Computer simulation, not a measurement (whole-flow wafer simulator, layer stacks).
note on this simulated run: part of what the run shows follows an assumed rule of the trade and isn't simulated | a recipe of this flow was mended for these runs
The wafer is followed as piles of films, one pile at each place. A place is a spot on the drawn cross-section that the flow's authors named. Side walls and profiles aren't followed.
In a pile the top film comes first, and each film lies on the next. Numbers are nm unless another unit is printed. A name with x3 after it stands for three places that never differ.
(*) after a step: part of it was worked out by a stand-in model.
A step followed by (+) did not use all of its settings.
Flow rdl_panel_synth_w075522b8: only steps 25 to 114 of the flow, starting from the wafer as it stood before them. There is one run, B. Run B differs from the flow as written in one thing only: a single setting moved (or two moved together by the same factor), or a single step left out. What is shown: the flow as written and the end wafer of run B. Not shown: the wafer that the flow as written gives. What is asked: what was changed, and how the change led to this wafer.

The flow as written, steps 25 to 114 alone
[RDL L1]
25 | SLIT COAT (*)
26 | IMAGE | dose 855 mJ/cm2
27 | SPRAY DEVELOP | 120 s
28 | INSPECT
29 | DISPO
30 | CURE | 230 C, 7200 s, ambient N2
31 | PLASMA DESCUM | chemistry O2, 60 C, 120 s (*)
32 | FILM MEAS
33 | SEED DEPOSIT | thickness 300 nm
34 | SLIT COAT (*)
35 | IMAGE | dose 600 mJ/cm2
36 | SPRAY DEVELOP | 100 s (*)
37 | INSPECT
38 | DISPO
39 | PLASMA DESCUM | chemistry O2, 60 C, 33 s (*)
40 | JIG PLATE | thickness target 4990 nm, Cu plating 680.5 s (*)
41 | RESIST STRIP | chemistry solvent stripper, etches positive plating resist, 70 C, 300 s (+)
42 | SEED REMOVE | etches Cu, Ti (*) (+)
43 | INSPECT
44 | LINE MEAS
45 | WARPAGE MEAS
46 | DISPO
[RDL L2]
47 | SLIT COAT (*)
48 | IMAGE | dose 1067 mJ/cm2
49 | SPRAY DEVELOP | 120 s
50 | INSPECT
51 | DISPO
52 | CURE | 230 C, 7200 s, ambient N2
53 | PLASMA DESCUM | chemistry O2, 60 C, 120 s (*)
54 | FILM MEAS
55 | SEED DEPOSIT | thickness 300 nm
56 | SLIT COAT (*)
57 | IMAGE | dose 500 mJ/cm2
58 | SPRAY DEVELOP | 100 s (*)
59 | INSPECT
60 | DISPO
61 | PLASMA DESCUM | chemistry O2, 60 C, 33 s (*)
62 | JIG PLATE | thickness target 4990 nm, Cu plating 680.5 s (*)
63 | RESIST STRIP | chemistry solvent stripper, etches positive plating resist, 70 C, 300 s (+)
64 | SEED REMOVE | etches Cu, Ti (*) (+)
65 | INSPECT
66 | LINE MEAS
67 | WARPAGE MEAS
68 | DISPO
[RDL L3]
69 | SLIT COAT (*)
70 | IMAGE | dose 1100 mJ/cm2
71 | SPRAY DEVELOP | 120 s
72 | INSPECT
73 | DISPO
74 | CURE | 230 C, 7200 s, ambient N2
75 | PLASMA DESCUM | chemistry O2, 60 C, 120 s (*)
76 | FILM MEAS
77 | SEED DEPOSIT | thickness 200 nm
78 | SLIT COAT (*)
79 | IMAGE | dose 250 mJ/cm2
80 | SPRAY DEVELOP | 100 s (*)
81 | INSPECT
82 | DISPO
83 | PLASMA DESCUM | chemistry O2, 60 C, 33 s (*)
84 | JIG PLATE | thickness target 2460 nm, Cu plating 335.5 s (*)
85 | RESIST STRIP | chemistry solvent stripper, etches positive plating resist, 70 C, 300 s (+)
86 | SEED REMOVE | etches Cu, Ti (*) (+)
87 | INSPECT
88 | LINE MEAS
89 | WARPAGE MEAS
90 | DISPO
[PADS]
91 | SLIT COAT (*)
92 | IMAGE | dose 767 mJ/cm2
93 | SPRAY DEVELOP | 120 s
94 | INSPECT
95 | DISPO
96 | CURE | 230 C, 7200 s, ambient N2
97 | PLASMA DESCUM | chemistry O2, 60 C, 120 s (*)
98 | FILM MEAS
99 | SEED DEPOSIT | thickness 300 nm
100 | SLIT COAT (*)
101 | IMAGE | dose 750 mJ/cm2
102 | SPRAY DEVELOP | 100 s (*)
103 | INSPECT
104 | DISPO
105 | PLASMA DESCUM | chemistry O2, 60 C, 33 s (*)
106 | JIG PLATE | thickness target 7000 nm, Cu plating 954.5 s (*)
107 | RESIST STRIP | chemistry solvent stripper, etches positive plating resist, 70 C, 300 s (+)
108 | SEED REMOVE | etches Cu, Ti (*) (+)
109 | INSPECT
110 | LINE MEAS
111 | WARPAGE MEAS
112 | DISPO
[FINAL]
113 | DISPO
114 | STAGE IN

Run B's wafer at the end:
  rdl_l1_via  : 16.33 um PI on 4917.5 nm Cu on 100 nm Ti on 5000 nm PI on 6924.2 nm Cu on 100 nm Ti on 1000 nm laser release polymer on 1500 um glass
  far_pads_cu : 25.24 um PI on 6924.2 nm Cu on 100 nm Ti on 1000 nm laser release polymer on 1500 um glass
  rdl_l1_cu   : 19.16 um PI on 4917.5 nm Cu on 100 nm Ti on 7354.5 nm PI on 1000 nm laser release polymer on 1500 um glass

The reason: step 27, SPRAY DEVELOP: 120 s, was not run.

How this came from the change, step by step:
  34 | SLIT COAT (*)
      rdl_l1_land: +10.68 um ILINE-POS-THICK-GRADE-A (new film) (it would be, as written: +9677 ILINE-POS-THICK-GRADE-A (new film))
      far_pads_cu: +10.7 um ILINE-POS-THICK-GRADE-A (new film) (it would be, as written: +10.3 um ILINE-POS-THICK-GRADE-A (new film))
      (also at 3 further places)
  36 | SPRAY DEVELOP | 100 s (*)
      rdl_l1_land: -10.68 um ILINE-POS-THICK-GRADE-A (all of it) (it would be, as written: -9677 ILINE-POS-THICK-GRADE-A (all of it))
      rdl_l1_cu: -12.6 um ILINE-POS-THICK-GRADE-A (all of it) (it would be, as written: -12.38 um ILINE-POS-THICK-GRADE-A (all of it))
      (also at 1 further place)
  41 | RESIST STRIP | chemistry solvent stripper, etches positive plating resist, 70 C, 300 s (+)
      far_pads_cu: -10.67 um ILINE-POS-THICK-GRADE-A (all of it) (it would be, as written: -10.27 um ILINE-POS-THICK-GRADE-A (all of it))
      rdl_l1_space: -12.55 um ILINE-POS-THICK-GRADE-A (all of it) (it would be, as written: -12.36 um ILINE-POS-THICK-GRADE-A (all of it))
  47 | SLIT COAT (*)
      far_pads_cu: +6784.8 PI (it would be, as written: +7707.8 PI)
      rdl_l1_cu: +4824.9 PI (new film) (it would be, as written: +5962.6 PI (new film))
      (also at 3 further places)
  56 | SLIT COAT (*)
      far_pads_cu: +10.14 um ILINE-POS-THICK-GRADE-A (new film) (it would be, as written: +9933.1 ILINE-POS-THICK-GRADE-A (new film))
      rdl_l1_cu: +10.28 um ILINE-POS-THICK-GRADE-A (new film) (it would be, as written: +10.04 um ILINE-POS-THICK-GRADE-A (new film))
      (also at 3 further places)
  63 | RESIST STRIP | chemistry solvent stripper, etches positive plating resist, 70 C, 300 s (+)
      far_pads_cu: -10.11 um ILINE-POS-THICK-GRADE-A (all of it) (it would be, as written: -9903.4 ILINE-POS-THICK-GRADE-A (all of it))
      rdl_l1_cu: -10.25 um ILINE-POS-THICK-GRADE-A (all of it) (it would be, as written: -10.01 um ILINE-POS-THICK-GRADE-A (all of it))
      (also at 3 further places)
  69 | SLIT COAT (*)
      far_pads_cu: +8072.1 PI (it would be, as written: +7887 PI)
      rdl_l1_cu: +8104.4 PI (it would be, as written: +7912.4 PI)
      (also at 3 further places)
  78 | SLIT COAT (*)
      rdl_l1_via: +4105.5 ILINE-POS-THICK-GRADE-A (new film) (it would be, as written: +4607.1 ILINE-POS-THICK-GRADE-A (new film))
  85 | RESIST STRIP | chemistry solvent stripper, etches positive plating resist, 70 C, 300 s (+)
      rdl_l1_via: -4075.8 ILINE-POS-THICK-GRADE-A (all of it) (it would be, as written: -4577.4 ILINE-POS-THICK-GRADE-A (all of it))
  91 | SLIT COAT (*)
      rdl_l1_cu: +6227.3 PI (it would be, as written: +6093.4 PI)
      rdl_l1_space: +6408.8 PI (it would be, as written: +6262.1 PI)
      (also at 1 further place)
  100 | SLIT COAT (*)
      far_pads_cu: +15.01 um ILINE-POS-THICK-GRADE-A (new film) (it would be, as written: +14.95 um ILINE-POS-THICK-GRADE-A (new film))
      rdl_l1_cu: +15.37 um ILINE-POS-THICK-GRADE-A (new film) (it would be, as written: +15.24 um ILINE-POS-THICK-GRADE-A (new film))
      (also at 3 further places)
  107 | RESIST STRIP | chemistry solvent stripper, etches positive plating resist, 70 C, 300 s (+)
      far_pads_cu: -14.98 um ILINE-POS-THICK-GRADE-A (all of it) (it would be, as written: -14.92 um ILINE-POS-THICK-GRADE-A (all of it))
      rdl_l1_cu: -15.34 um ILINE-POS-THICK-GRADE-A (all of it) (it would be, as written: -15.21 um ILINE-POS-THICK-GRADE-A (all of it))
      (also at 3 further places)
If metal films that touch count as one body, rdl_l1_via has 2 bodies (between them, from the top down: PI 5000); the flow as written gives 1 body.
